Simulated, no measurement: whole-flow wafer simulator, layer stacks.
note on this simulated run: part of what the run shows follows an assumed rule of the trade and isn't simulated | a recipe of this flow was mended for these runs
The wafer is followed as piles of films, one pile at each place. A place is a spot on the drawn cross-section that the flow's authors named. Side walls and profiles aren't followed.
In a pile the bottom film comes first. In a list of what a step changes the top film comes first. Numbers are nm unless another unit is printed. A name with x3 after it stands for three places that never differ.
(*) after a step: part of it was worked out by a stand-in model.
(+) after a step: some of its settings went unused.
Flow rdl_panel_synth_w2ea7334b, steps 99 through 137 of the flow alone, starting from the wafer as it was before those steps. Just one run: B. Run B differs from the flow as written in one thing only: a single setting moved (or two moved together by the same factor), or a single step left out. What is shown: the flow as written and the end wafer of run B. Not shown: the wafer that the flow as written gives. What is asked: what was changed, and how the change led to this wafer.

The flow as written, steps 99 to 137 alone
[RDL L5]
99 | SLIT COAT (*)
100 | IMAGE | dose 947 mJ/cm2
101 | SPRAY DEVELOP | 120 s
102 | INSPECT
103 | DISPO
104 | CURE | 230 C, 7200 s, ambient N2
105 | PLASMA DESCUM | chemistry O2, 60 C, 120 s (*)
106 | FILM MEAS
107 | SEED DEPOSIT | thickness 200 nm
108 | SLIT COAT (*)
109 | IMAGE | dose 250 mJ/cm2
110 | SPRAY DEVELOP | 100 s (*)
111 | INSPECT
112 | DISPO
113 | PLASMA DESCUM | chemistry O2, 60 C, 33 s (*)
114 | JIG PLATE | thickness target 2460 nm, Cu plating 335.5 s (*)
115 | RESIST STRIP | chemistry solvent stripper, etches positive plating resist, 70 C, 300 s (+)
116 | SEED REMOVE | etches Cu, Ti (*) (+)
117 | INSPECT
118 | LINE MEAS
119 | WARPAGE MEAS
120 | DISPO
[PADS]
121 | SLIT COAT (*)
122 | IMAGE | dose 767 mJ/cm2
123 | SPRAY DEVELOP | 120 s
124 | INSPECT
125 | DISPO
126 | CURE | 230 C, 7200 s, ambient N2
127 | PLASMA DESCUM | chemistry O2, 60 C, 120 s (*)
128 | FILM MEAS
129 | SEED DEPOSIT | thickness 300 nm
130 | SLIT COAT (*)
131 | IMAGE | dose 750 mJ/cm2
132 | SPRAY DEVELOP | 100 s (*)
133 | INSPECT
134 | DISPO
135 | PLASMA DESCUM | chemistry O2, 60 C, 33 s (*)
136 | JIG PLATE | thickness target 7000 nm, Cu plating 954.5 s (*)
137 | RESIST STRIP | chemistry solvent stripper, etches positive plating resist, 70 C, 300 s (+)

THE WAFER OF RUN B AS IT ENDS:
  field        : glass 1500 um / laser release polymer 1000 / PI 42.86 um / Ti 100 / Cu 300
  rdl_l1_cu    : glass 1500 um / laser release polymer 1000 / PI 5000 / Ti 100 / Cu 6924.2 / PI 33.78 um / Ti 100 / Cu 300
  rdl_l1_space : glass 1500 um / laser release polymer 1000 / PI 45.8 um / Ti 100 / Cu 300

The reason: step 114, JIG PLATE: Cu plating 240.9 s was run, while the flow as written has Cu plating 335.5 s.

Step by step, how the change led to this:
  114 | JIG PLATE | thickness target 2460 nm, Cu plating 335.5 s (*)
      rdl_l5_cu, rdl_l5_land, rdl_l5_via, pads_land, pads_via: +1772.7 Cu (as written it would have been: +2468.8 Cu)
  121 | SLIT COAT (*)
      rdl_l2_cu, rdl_l2_space: +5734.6 PI (as written it would have been: +5993.4 PI)
      field: +5635.9 PI (as written it would have been: +5893.8 PI)
      (as well as at 21 more places)
  130 | SLIT COAT (*)
      rdl_l2_cu, rdl_l2_space: +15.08 um ILINE-POS-THICK-GRADE-A (new film) (as written it would have been: +15.07 um ILINE-POS-THICK-GRADE-A (new film))
      rdl_l5_cu: +14.88 um ILINE-POS-THICK-GRADE-A (new film) (as written it would have been: +15.12 um ILINE-POS-THICK-GRADE-A (new film))
      (as well as at 7 more places)
  132 | SPRAY DEVELOP | 100 s (*)
      pads_cu: -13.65 um ILINE-POS-THICK-GRADE-A (all of it) (as written it would have been: -13.68 um ILINE-POS-THICK-GRADE-A (all of it))
      pads_land: -13.17 um ILINE-POS-THICK-GRADE-A (all of it) (as written it would have been: -13.11 um ILINE-POS-THICK-GRADE-A (all of it))
      (as well as at 1 more place)
  137 | RESIST STRIP | chemistry solvent stripper, etches positive plating resist, 70 C, 300 s (+)
      rdl_l5_cu: -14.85 um ILINE-POS-THICK-GRADE-A (all of it) (as written it would have been: -15.09 um ILINE-POS-THICK-GRADE-A (all of it))
      rdl_l5_space: -14.89 um ILINE-POS-THICK-GRADE-A (all of it) (as written it would have been: -15.09 um ILINE-POS-THICK-GRADE-A (all of it))
      (as well as at 3 more places)
